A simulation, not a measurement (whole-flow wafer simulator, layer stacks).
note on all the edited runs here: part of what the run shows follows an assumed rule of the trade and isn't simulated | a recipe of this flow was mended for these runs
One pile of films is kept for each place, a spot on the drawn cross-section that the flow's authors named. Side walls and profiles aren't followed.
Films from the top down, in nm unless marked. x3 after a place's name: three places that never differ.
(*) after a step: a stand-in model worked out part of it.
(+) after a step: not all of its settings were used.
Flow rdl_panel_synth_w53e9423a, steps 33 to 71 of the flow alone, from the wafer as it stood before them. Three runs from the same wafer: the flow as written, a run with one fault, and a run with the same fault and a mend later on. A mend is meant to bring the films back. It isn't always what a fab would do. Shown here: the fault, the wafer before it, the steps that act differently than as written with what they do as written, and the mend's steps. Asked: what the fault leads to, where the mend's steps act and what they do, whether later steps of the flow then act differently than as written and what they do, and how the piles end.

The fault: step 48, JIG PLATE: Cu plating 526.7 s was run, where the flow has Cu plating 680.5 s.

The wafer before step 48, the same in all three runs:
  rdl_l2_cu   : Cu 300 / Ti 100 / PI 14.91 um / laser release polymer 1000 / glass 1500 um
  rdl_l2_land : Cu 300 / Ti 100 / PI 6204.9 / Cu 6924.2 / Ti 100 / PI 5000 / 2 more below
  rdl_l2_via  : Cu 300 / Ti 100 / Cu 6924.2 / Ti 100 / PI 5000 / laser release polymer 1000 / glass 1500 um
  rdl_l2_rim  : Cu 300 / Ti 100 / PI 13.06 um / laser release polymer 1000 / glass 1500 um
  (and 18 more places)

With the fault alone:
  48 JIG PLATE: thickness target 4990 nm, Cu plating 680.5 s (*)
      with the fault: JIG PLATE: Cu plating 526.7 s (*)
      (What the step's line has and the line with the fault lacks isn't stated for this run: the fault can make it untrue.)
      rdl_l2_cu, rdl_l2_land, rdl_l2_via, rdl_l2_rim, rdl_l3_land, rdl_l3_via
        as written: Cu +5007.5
        with the fault: Cu +3875.8
  Later steps of the flow that act differently than as written:
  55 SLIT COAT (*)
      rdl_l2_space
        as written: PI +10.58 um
        with the fault: PI +9656.6
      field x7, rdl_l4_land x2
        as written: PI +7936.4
        with the fault: PI +7584.4
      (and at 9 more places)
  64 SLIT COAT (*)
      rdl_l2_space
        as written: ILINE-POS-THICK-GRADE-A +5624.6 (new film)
        with the fault: ILINE-POS-THICK-GRADE-A +5474.5 (new film)
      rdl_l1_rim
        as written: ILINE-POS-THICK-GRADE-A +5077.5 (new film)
        with the fault: ILINE-POS-THICK-GRADE-A +4906.3 (new film)
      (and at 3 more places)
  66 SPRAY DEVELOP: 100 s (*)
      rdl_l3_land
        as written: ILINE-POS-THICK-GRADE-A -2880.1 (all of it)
        with the fault: ILINE-POS-THICK-GRADE-A -2951.3 (all of it)
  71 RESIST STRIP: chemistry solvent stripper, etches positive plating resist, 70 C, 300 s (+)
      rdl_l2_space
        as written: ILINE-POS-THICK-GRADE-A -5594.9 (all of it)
        with the fault: ILINE-POS-THICK-GRADE-A -5444.8 (all of it)
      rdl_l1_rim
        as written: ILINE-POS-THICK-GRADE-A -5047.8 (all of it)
        with the fault: ILINE-POS-THICK-GRADE-A -4876.6 (all of it)
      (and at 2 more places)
  At the end the piles differ from the flow's by more than 2% or 0.5 nm, whichever is larger, at rdl_l1_cu, rdl_l1_via, rdl_l2_cu and 9 more.
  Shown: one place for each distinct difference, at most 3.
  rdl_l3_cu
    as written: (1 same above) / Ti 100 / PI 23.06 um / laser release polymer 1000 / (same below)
    with the fault: (1 same above) / Ti 100 / PI 22.21 um / laser release polymer 1000 / (same below)
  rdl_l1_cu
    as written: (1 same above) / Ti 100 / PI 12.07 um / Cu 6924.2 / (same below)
    with the fault: (1 same above) / Ti 100 / PI 11.73 um / Cu 6924.2 / (same below)
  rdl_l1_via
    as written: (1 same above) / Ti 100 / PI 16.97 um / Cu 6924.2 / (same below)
    with the fault: (1 same above) / Ti 100 / PI 16.61 um / Cu 6924.2 / (same below)

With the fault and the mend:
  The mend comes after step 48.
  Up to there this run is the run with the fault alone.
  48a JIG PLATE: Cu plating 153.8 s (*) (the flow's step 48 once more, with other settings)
      rdl_l2_cu, rdl_l2_land, rdl_l2_via, rdl_l2_rim, rdl_l3_land, rdl_l3_via
        Cu +1131.8
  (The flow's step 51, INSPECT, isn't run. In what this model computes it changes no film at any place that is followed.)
  No later step of the flow acts differently than as written at any place that is followed.
  At the end the piles are the same as the flow's at every place that both follow.
